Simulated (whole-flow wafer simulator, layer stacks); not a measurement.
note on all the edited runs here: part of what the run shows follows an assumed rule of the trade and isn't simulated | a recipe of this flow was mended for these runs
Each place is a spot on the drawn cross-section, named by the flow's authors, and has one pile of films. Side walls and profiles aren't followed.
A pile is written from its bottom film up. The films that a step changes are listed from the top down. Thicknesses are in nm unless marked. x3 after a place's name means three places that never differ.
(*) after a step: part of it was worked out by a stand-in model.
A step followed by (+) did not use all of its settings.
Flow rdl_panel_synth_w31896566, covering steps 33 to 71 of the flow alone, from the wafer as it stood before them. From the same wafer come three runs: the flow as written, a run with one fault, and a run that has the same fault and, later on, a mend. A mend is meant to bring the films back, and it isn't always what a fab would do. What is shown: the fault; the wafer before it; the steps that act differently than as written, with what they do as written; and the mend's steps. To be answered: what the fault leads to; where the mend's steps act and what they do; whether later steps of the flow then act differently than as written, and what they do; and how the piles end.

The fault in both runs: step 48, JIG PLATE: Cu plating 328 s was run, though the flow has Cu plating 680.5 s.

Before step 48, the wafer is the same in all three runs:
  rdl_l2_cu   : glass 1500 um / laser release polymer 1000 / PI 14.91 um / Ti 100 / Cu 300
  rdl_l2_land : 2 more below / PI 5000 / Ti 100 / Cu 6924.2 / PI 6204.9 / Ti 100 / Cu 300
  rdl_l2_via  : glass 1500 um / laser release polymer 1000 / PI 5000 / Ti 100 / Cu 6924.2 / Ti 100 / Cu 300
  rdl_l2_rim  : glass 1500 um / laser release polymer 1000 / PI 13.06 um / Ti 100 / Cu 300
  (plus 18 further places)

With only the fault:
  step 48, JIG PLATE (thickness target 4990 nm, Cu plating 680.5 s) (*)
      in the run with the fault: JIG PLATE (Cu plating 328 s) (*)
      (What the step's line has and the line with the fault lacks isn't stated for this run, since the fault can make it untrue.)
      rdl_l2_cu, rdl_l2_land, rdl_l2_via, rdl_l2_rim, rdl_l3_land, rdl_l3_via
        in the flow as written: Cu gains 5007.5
        in the run with the fault: Cu gains 2413.6
  Steps later in the flow that act otherwise than as written:
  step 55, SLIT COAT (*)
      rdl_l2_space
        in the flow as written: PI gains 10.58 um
        in the run with the fault: PI gains 8507
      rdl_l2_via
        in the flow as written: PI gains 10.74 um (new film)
        in the run with the fault: PI gains 9459 (new film)
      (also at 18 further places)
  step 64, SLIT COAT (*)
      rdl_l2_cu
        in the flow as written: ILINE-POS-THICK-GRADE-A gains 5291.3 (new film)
        in the run with the fault: ILINE-POS-THICK-GRADE-A gains 5121.7 (new film)
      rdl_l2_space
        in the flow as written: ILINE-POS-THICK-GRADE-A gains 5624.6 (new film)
        in the run with the fault: ILINE-POS-THICK-GRADE-A gains 5294.3 (new film)
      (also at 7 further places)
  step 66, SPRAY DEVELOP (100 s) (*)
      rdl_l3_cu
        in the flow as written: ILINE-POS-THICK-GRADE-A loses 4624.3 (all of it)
        in the run with the fault: ILINE-POS-THICK-GRADE-A loses 4436.8 (all of it)
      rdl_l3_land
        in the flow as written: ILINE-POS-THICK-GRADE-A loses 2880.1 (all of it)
        in the run with the fault: ILINE-POS-THICK-GRADE-A loses 3060.5 (all of it)
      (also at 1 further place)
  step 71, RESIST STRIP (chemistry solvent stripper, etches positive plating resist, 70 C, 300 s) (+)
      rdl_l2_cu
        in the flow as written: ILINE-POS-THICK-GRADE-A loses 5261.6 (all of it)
        in the run with the fault: ILINE-POS-THICK-GRADE-A loses 5092 (all of it)
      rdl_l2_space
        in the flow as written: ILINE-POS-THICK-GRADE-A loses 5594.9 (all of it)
        in the run with the fault: ILINE-POS-THICK-GRADE-A loses 5264.6 (all of it)
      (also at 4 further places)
  By the end, the piles at field x7, rdl_l1_cu, rdl_l1_space and 13 more depart from the flow's by more than 2% or 0.5 nm, whichever is larger.
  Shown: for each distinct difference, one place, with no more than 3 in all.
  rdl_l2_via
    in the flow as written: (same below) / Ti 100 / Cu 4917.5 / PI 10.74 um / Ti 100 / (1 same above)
    in the run with the fault: (same below) / Ti 100 / Cu 2323.6 / PI 9459 / Ti 100 / (1 same above)
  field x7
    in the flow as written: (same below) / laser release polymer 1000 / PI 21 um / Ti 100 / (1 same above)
    in the run with the fault: (same below) / laser release polymer 1000 / PI 20.22 um / Ti 100 / (1 same above)
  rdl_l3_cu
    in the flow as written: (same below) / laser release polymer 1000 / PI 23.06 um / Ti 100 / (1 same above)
    in the run with the fault: (same below) / laser release polymer 1000 / PI 21.16 um / Ti 100 / (1 same above)

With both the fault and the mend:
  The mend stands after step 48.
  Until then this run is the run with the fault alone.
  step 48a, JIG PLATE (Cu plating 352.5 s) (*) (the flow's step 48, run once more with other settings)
      rdl_l2_cu, rdl_l2_land, rdl_l2_via, rdl_l2_rim, rdl_l3_land, rdl_l3_via
        Cu gains 2593.9
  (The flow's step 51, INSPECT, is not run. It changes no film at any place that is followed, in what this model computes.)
  Every later step of the flow that is run acts as written at every place that is followed.
  At every place that both follow, the piles at the end match the flow's.
